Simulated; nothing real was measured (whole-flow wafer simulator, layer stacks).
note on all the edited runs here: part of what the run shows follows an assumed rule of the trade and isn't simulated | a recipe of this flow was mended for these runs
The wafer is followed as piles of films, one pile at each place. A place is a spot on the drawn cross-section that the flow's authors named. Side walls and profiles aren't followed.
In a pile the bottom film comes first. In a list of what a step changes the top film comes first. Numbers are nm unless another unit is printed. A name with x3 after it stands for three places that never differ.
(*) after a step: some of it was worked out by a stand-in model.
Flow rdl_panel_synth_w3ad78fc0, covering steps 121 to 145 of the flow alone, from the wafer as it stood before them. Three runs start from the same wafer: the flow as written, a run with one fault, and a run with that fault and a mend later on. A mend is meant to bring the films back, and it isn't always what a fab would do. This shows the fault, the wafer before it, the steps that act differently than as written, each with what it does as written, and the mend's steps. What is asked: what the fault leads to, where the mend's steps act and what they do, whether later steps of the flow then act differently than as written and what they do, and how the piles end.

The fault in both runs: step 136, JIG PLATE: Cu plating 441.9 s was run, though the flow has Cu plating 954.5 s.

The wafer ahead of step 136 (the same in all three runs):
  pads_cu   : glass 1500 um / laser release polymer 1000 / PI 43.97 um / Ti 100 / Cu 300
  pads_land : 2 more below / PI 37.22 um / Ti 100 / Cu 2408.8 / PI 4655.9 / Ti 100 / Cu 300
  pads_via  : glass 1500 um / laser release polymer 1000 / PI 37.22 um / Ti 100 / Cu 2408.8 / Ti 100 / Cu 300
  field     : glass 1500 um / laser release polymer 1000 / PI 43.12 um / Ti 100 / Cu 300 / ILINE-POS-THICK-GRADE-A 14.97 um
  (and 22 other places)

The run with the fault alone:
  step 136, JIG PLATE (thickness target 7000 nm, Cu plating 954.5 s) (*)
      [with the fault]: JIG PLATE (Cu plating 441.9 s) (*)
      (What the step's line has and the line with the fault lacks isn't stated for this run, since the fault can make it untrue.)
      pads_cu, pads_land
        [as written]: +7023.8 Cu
        [with the fault]: +3251.8 Cu
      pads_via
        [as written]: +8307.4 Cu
        [with the fault]: +3251.8 Cu
  Every later step of the flow that is run acts as written at every place that is followed.
  At pads_cu, pads_land, pads_via, the piles at the end differ from the flow's by more than 2% or 0.5 nm, whichever is larger.
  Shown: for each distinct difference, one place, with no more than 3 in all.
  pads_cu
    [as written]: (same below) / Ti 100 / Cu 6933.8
    [with the fault]: (same below) / Ti 100 / Cu 3161.8
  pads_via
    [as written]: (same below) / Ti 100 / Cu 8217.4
    [with the fault]: (same below) / Ti 100 / Cu 3161.8

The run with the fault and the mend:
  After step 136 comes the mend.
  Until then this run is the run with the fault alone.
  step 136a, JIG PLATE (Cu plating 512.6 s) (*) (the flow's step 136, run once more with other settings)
      pads_cu, pads_land
        +3772 Cu
      pads_via
        +5055.7 Cu
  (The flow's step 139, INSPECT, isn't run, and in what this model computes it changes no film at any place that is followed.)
  Every later step of the flow that is run acts as written at every place that is followed.
  At every place that both follow, the piles at the end match the flow's.
